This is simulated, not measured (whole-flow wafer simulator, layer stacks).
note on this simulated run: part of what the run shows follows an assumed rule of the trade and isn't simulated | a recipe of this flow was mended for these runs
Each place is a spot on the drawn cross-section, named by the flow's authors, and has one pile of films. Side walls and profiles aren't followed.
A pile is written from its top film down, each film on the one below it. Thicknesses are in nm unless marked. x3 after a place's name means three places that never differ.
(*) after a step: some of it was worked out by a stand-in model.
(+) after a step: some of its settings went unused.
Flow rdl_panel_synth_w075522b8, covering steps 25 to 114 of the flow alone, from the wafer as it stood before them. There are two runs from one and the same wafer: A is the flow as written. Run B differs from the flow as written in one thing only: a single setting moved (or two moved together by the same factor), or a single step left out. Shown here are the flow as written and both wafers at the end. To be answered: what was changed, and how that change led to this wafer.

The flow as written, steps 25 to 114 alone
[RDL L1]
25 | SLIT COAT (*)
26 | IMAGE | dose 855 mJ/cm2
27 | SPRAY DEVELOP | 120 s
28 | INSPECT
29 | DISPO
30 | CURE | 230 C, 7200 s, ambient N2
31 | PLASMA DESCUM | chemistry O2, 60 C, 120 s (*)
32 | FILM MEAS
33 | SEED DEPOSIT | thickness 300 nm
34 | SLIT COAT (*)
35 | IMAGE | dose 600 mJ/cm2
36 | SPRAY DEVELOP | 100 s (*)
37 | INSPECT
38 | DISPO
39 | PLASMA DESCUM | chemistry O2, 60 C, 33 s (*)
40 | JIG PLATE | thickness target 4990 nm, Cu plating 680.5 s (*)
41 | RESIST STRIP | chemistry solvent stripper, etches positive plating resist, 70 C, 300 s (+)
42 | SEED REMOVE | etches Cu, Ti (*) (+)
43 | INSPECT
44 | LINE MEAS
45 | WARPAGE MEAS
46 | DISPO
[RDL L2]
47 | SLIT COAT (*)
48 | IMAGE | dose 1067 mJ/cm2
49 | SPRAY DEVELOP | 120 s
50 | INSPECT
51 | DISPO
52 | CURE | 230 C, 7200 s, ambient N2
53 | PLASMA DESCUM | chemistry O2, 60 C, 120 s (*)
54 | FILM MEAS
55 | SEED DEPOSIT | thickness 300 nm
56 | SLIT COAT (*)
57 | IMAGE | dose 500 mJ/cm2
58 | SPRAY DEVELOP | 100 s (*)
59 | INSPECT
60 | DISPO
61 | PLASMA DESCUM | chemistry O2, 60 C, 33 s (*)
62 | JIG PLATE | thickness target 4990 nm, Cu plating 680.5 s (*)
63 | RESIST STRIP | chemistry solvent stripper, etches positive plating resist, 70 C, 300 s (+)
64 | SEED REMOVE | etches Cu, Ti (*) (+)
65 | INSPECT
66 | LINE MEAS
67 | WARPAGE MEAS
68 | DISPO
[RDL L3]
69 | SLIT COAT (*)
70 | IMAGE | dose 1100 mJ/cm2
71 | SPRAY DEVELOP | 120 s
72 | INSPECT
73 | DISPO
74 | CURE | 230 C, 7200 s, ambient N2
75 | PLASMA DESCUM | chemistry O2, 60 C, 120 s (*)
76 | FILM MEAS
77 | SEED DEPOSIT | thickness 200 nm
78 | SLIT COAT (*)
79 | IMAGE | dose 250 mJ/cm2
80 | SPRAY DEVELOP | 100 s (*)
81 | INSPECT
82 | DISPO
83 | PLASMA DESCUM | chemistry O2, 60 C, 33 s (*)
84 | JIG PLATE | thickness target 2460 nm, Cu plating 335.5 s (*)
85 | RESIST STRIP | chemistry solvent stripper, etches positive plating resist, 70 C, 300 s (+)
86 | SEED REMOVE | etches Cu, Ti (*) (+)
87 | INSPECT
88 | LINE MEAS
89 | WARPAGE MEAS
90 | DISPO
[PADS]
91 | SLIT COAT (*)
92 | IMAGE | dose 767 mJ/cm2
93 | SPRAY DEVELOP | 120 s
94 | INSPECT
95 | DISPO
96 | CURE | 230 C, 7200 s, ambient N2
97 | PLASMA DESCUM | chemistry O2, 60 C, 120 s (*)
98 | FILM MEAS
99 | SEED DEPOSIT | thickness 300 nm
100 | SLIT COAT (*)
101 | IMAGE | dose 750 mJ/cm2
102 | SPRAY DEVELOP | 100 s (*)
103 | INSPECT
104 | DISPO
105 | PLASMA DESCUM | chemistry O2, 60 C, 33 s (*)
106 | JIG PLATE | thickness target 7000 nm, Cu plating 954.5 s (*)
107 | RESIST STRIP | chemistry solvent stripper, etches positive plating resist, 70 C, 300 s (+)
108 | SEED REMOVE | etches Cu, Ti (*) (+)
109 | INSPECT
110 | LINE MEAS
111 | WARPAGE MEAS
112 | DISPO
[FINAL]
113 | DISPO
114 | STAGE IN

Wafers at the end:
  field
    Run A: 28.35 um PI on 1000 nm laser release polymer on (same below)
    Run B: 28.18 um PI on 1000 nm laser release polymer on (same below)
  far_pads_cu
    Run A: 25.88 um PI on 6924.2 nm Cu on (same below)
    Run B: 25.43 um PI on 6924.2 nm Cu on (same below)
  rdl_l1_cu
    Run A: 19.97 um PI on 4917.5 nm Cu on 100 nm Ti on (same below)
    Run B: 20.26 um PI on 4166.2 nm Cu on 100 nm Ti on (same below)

What caused this: step 40, JIG PLATE: Cu plating 578.4 s was run, whereas the flow has Cu plating 680.5 s.

Step by step, how the change led to this:
  40 | JIG PLATE | thickness target 4990 nm, Cu plating 680.5 s (*)
      rdl_l1_cu, rdl_l1_land, rdl_l1_via, rdl_l1_rim, rdl_l2_land, rdl_l2_via: A Cu gains 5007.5 | B Cu gains 4256.2
  47 | SLIT COAT (*)
      field, rdl_l3_cu, rdl_l3_space and 7 more: A PI gains 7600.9 | B PI gains 7431.3
      rdl_l2_cu, rdl_l2_space: A PI gains 8899.9 | B PI gains 8529.9
      (also at 5 further places)
  56 | SLIT COAT (*)
      rdl_l1_cu: A ILINE-POS-THICK-GRADE-A gains 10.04 um (new film) | B ILINE-POS-THICK-GRADE-A gains 10.11 um (new film)
      rdl_l1_space: A ILINE-POS-THICK-GRADE-A gains 11.02 um (new film) | B ILINE-POS-THICK-GRADE-A gains 10.96 um (new film)
      (also at 1 further place)
  58 | SPRAY DEVELOP | 100 s (*)
      rdl_l2_via: A ILINE-POS-THICK-GRADE-A loses 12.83 um (all of it) | B ILINE-POS-THICK-GRADE-A loses 12.95 um (all of it)
  63 | RESIST STRIP | chemistry solvent stripper, etches positive plating resist, 70 C, 300 s (+)
      rdl_l1_cu: A ILINE-POS-THICK-GRADE-A loses 10.01 um (all of it) | B ILINE-POS-THICK-GRADE-A loses 10.08 um (all of it)
      rdl_l1_space: A ILINE-POS-THICK-GRADE-A loses 10.99 um (all of it) | B ILINE-POS-THICK-GRADE-A loses 10.93 um (all of it)
  69 | SLIT COAT (*)
      rdl_l2_space: A PI gains 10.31 um | B PI gains 10.18 um
      rdl_l2_via: A PI gains 11.04 um (new film) | B PI gains 11.15 um (new film)
  100 | SLIT COAT (*)
      far_pads_cu: A ILINE-POS-THICK-GRADE-A gains 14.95 um (new film) | B ILINE-POS-THICK-GRADE-A gains 14.84 um (new film)
      rdl_l1_cu: A ILINE-POS-THICK-GRADE-A gains 15.24 um (new film) | B ILINE-POS-THICK-GRADE-A gains 15.1 um (new film)
      (also at 8 further places)
  107 | RESIST STRIP | chemistry solvent stripper, etches positive plating resist, 70 C, 300 s (+)
      far_pads_cu: A ILINE-POS-THICK-GRADE-A loses 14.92 um (all of it) | B ILINE-POS-THICK-GRADE-A loses 14.81 um (all of it)
      rdl_l1_cu: A ILINE-POS-THICK-GRADE-A loses 15.21 um (all of it) | B ILINE-POS-THICK-GRADE-A loses 15.07 um (all of it)
      (also at 8 further places)
